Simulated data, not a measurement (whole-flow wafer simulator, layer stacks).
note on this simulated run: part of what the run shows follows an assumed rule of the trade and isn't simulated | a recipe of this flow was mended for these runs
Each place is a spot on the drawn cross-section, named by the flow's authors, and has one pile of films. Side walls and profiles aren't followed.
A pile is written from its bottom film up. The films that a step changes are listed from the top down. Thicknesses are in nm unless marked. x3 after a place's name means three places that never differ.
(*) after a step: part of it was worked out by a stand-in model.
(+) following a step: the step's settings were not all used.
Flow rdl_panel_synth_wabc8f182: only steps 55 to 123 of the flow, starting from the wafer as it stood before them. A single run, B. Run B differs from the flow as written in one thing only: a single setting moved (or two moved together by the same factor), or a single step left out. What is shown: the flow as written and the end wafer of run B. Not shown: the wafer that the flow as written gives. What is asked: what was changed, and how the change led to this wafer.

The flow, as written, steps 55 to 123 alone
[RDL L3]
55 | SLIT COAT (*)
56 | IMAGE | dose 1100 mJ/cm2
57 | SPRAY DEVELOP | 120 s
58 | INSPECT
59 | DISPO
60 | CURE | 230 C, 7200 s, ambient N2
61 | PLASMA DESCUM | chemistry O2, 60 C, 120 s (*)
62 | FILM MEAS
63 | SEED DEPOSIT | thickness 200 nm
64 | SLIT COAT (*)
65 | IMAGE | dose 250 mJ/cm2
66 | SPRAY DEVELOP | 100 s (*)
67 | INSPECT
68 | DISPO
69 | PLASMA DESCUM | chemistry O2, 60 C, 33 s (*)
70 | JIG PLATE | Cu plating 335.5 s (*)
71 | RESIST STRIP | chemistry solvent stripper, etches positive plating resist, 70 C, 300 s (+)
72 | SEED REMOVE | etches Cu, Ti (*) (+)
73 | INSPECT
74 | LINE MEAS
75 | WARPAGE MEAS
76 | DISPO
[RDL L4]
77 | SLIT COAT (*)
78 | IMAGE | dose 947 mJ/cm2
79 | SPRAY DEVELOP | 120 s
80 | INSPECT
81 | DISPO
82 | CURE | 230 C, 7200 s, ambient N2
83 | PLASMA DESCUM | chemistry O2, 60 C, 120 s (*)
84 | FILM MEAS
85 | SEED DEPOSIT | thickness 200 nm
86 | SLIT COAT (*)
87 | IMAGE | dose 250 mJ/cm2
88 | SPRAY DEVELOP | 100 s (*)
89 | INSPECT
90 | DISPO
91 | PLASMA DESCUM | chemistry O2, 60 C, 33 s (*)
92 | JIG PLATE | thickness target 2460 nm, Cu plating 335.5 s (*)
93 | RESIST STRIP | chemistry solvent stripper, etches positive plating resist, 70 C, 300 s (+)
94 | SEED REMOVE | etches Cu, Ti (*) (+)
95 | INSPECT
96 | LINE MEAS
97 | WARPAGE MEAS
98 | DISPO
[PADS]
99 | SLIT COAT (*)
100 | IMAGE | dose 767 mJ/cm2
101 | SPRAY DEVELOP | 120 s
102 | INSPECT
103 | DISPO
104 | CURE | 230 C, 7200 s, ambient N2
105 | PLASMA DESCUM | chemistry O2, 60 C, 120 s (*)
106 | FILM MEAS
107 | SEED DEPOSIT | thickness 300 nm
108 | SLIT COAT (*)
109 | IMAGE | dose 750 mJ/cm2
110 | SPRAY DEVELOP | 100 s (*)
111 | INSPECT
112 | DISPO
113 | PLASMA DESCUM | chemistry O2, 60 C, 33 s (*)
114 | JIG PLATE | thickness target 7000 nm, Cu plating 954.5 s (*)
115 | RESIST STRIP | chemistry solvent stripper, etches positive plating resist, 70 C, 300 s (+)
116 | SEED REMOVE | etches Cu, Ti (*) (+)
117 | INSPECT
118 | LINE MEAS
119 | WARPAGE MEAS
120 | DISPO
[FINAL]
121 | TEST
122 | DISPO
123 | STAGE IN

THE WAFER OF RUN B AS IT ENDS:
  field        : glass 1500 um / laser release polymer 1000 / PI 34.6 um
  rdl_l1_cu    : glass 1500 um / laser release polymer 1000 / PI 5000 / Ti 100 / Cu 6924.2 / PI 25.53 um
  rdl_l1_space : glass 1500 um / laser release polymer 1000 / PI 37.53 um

The reason: step 70, JIG PLATE: Cu plating 255 s was run, whereas the flow has Cu plating 335.5 s.

Step by step, how the change led to this:
  70 | JIG PLATE | Cu plating 335.5 s (*)
      rdl_l3_cu, rdl_l3_land, rdl_l3_via, rdl_l4_land, rdl_l4_via: +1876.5 Cu (as written it would have been: +2468.8 Cu)
  77 | SLIT COAT (*)
      field, pads_cu, pads_space, pads_land, pads_via: +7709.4 PI (as written it would have been: +8112.6 PI)
      rdl_l1_cu: +7578.1 PI (as written it would have been: +7979.2 PI)
      (and at 13 other places as well)
  86 | SLIT COAT (*)
      rdl_l3_land: +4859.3 ILINE-POS-THICK-GRADE-A (new film) (as written it would have been: +4693.2 ILINE-POS-THICK-GRADE-A (new film))
      rdl_l3_via: +4850 ILINE-POS-THICK-GRADE-A (new film) (as written it would have been: +4627.8 ILINE-POS-THICK-GRADE-A (new film))
  93 | RESIST STRIP | chemistry solvent stripper, etches positive plating resist, 70 C, 300 s (+)
      rdl_l3_land: -4829.6 ILINE-POS-THICK-GRADE-A (all of it) (as written it would have been: -4663.5 ILINE-POS-THICK-GRADE-A (all of it))
      rdl_l3_via: -4820.3 ILINE-POS-THICK-GRADE-A (all of it) (as written it would have been: -4598.1 ILINE-POS-THICK-GRADE-A (all of it))
  99 | SLIT COAT (*)
      rdl_l3_land: +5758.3 PI (as written it would have been: +5597.9 PI)
      rdl_l3_via: +5750.6 PI (as written it would have been: +5534.5 PI)
      (and at 1 other place as well)
  108 | SLIT COAT (*)
      rdl_l4_cu, rdl_l4_space: +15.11 um ILINE-POS-THICK-GRADE-A (new film) (as written it would have been: +15.12 um ILINE-POS-THICK-GRADE-A (new film))
      rdl_l3_cu: +15.02 um ILINE-POS-THICK-GRADE-A (new film) (as written it would have been: +15.04 um ILINE-POS-THICK-GRADE-A (new film))
      (and at 6 other places as well)
  115 | RESIST STRIP | chemistry solvent stripper, etches positive plating resist, 70 C, 300 s (+)
      rdl_l4_cu, rdl_l4_space: -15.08 um ILINE-POS-THICK-GRADE-A (all of it) (as written it would have been: -15.09 um ILINE-POS-THICK-GRADE-A (all of it))
      rdl_l3_cu: -14.99 um ILINE-POS-THICK-GRADE-A (all of it) (as written it would have been: -15.01 um ILINE-POS-THICK-GRADE-A (all of it))
      (and at 6 other places as well)
